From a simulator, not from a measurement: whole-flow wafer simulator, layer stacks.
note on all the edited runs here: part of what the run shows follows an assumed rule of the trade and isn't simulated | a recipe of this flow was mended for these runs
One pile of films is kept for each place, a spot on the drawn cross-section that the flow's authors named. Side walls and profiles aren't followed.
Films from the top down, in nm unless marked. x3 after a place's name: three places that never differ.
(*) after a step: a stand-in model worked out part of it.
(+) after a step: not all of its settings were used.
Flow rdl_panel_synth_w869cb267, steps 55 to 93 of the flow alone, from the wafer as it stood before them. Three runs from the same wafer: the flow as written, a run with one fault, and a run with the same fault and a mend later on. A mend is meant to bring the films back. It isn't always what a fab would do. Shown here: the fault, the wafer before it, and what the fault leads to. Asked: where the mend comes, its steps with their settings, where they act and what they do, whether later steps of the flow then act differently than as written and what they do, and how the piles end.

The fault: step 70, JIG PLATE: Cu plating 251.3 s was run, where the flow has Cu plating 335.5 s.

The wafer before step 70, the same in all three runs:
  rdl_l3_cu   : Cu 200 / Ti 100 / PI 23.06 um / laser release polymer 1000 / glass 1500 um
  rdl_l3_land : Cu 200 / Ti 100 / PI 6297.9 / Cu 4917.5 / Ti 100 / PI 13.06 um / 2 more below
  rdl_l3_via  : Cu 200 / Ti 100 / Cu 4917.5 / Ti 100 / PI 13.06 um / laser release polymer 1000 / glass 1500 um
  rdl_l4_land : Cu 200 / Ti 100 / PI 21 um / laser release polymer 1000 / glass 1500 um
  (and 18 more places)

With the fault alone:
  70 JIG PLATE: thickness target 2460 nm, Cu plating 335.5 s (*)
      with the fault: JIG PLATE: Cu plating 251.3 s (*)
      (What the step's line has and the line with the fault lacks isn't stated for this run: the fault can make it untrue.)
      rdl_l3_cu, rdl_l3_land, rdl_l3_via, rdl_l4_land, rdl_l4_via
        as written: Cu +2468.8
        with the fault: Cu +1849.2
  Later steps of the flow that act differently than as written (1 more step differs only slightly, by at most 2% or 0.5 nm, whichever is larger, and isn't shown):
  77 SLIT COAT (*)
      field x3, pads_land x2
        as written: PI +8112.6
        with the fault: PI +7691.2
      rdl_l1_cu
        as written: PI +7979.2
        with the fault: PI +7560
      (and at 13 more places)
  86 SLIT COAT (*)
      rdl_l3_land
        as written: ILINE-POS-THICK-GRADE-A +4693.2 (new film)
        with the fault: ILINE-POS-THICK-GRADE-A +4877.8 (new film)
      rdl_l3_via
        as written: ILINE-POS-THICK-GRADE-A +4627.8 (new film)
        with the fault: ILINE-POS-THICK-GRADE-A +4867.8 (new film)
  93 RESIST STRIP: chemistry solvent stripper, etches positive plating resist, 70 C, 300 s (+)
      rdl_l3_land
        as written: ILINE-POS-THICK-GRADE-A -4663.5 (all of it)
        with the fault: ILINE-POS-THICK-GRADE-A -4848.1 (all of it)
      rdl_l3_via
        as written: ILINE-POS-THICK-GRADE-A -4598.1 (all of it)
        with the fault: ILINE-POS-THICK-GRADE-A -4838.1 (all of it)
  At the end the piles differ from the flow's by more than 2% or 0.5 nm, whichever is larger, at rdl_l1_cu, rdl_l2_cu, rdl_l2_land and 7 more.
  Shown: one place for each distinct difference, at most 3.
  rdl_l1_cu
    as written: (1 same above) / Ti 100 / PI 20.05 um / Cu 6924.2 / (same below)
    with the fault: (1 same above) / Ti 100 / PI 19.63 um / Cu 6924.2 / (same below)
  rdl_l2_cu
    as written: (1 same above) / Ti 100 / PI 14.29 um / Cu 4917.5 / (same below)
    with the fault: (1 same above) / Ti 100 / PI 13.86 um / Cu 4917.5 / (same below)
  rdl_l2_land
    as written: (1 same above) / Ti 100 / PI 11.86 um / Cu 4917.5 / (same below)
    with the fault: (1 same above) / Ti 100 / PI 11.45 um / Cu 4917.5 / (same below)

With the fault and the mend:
  The mend comes after step 70.
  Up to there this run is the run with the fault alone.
  70a JIG PLATE: Cu plating 84.21 s (*) (the flow's step 70 once more, with other settings)
      rdl_l3_cu, rdl_l3_land, rdl_l3_via, rdl_l4_land, rdl_l4_via
        Cu +619.7
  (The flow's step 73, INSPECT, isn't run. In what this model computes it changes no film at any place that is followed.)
  No later step of the flow acts differently than as written, at any place that is followed, by more than 2% or 0.5 nm, whichever is larger.
  At the end the piles differ from the flow's only slightly at the places that both follow, by at most 2% or 0.5 nm, whichever is larger.
